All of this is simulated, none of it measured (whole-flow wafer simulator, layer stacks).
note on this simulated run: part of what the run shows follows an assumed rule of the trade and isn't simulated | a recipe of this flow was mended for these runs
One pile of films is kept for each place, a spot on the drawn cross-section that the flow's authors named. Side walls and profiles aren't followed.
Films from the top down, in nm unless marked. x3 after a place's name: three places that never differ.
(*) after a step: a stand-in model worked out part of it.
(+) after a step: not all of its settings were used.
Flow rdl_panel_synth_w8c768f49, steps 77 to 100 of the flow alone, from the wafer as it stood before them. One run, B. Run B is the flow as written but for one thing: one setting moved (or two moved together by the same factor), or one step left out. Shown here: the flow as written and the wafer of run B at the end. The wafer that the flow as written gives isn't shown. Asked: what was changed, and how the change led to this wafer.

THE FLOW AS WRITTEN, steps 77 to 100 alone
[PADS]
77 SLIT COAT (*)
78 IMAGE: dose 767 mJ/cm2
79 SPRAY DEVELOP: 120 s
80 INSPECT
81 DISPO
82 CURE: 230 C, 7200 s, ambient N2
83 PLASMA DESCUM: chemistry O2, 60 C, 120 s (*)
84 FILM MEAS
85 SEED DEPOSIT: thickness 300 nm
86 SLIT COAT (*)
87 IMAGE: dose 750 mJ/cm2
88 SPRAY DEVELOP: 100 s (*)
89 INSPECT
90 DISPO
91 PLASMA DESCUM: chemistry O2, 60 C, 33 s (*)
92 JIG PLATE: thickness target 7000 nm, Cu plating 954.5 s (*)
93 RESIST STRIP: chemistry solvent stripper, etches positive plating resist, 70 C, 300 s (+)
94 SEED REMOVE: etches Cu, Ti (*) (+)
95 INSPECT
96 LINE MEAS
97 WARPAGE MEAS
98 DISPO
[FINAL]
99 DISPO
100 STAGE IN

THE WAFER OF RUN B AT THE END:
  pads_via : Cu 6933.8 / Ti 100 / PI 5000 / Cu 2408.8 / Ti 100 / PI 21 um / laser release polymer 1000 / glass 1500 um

The cause: step 79, SPRAY DEVELOP: 120 s, was left out.

How the change led to this, step by step:
  86 SLIT COAT (*)
      pads_cu: ILINE-POS-THICK-GRADE-A +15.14 um (new film) (as written it would be: ILINE-POS-THICK-GRADE-A +13.68 um (new film))
      pads_space: ILINE-POS-THICK-GRADE-A +15.4 um (new film) (as written it would be: ILINE-POS-THICK-GRADE-A +14.2 um (new film))
      (and at 2 more places)
  88 SPRAY DEVELOP: 100 s (*)
      pads_cu: ILINE-POS-THICK-GRADE-A -15.14 um (all of it) (as written it would be: ILINE-POS-THICK-GRADE-A -13.68 um (all of it))
      pads_land: ILINE-POS-THICK-GRADE-A -14.77 um (all of it) (as written it would be: ILINE-POS-THICK-GRADE-A -13.11 um (all of it))
      (and at 1 more place)
  92 JIG PLATE: thickness target 7000 nm, Cu plating 954.5 s (*)
      pads_via: Cu +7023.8 (as written it would be: Cu +8307.4)
  93 RESIST STRIP: chemistry solvent stripper, etches positive plating resist, 70 C, 300 s (+)
      pads_space: ILINE-POS-THICK-GRADE-A -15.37 um (all of it) (as written it would be: ILINE-POS-THICK-GRADE-A -14.17 um (all of it))
Counting metal films that touch as one body, pads_via has 2 bodies (between them, from the top down: PI 5000); the flow as written gives 1 body.
